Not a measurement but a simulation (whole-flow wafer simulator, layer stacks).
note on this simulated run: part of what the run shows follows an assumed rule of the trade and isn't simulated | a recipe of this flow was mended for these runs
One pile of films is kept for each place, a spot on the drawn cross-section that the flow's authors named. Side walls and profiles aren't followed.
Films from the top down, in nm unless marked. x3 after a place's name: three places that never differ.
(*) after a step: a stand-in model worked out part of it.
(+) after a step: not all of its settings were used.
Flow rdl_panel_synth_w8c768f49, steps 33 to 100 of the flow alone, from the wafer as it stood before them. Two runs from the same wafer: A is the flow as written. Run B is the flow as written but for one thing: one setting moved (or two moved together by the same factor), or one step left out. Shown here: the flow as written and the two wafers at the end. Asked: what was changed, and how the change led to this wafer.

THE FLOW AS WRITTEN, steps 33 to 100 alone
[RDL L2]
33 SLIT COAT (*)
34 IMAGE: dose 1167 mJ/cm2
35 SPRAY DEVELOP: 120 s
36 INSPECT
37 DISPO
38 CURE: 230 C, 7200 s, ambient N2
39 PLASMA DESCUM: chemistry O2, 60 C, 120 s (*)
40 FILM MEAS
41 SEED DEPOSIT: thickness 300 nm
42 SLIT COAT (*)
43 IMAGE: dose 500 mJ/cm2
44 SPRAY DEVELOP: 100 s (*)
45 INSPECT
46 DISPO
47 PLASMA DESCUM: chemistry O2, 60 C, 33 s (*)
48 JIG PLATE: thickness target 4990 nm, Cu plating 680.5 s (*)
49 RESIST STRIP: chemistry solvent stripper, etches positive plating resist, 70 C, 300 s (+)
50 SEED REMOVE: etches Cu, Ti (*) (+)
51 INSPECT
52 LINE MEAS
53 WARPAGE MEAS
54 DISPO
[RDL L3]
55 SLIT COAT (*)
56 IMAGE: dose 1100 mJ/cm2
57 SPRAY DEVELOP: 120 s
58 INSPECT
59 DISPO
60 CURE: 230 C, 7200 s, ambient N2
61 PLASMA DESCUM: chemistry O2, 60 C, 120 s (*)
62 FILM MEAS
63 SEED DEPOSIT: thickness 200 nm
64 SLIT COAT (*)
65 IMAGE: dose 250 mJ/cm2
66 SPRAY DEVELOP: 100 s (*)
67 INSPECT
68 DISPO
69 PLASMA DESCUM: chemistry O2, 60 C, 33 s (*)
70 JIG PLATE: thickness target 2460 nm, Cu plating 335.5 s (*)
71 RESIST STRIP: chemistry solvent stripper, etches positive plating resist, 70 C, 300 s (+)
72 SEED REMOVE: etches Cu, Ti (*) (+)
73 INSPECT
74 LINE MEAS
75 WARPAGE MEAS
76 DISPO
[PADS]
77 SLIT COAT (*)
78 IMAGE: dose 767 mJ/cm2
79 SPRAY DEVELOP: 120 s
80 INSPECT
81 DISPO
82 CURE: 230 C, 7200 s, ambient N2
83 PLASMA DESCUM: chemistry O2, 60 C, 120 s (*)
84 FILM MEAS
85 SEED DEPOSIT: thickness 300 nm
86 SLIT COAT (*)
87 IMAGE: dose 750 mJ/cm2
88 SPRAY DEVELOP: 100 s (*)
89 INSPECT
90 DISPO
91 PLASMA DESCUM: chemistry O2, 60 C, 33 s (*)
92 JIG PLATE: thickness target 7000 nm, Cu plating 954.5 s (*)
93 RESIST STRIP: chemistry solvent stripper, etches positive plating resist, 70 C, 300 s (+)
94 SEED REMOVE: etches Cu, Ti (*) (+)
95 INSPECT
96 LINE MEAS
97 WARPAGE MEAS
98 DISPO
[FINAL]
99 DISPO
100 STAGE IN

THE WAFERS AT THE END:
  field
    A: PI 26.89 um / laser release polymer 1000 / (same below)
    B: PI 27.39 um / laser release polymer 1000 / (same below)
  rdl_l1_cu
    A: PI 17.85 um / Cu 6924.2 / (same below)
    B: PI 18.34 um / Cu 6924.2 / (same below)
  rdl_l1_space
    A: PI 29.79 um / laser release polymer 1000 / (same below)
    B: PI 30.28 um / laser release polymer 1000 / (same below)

The cause: step 48, JIG PLATE: Cu plating 884.6 s was run, where the flow has Cu plating 680.5 s.

How the change led to this, step by step:
  48 JIG PLATE: thickness target 4990 nm, Cu plating 680.5 s (*)
      rdl_l2_cu, rdl_l2_land, rdl_l2_via, rdl_l2_rim, rdl_l3_land, rdl_l3_via: A Cu +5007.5 | B Cu +6509.4
  55 SLIT COAT (*)
      rdl_l3_cu, rdl_l3_space: A PI +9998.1 | B PI +11.19 um
      rdl_l1_rim: A PI +9173.5 | B PI +10.35 um
      (and at 12 more places)
  64 SLIT COAT (*)
      rdl_l1_rim: A ILINE-POS-THICK-GRADE-A +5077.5 (new film) | B ILINE-POS-THICK-GRADE-A +5187.8 (new film)
      rdl_l2_via: A ILINE-POS-THICK-GRADE-A +4385.9 (new film) | B ILINE-POS-THICK-GRADE-A +4187.6 (new film)
      (and at 1 more place)
  66 SPRAY DEVELOP: 100 s (*)
      rdl_l3_land: A ILINE-POS-THICK-GRADE-A -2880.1 (all of it) | B ILINE-POS-THICK-GRADE-A -2803.8 (all of it)
  71 RESIST STRIP: chemistry solvent stripper, etches positive plating resist, 70 C, 300 s (+)
      rdl_l1_rim: A ILINE-POS-THICK-GRADE-A -5047.8 (all of it) | B ILINE-POS-THICK-GRADE-A -5158.1 (all of it)
      rdl_l2_via: A ILINE-POS-THICK-GRADE-A -4356.2 (all of it) | B ILINE-POS-THICK-GRADE-A -4157.9 (all of it)
  77 SLIT COAT (*)
      rdl_l2_via: A PI +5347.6 | B PI +5161.1
      rdl_l3_land: A PI +4074.9 (new film) | B PI +3991.7 (new film)
      (and at 1 more place)
  86 SLIT COAT (*)
      rdl_l1_cu: A ILINE-POS-THICK-GRADE-A +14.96 um (new film) | B ILINE-POS-THICK-GRADE-A +14.97 um (new film)
      rdl_l1_space: A ILINE-POS-THICK-GRADE-A +15.05 um (new film) | B ILINE-POS-THICK-GRADE-A +15.04 um (new film)
      (and at 10 more places)
  93 RESIST STRIP: chemistry solvent stripper, etches positive plating resist, 70 C, 300 s (+)
      rdl_l1_cu: A ILINE-POS-THICK-GRADE-A -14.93 um (all of it) | B ILINE-POS-THICK-GRADE-A -14.94 um (all of it)
      rdl_l1_space: A ILINE-POS-THICK-GRADE-A -15.02 um (all of it) | B ILINE-POS-THICK-GRADE-A -15.01 um (all of it)
      (and at 10 more places)
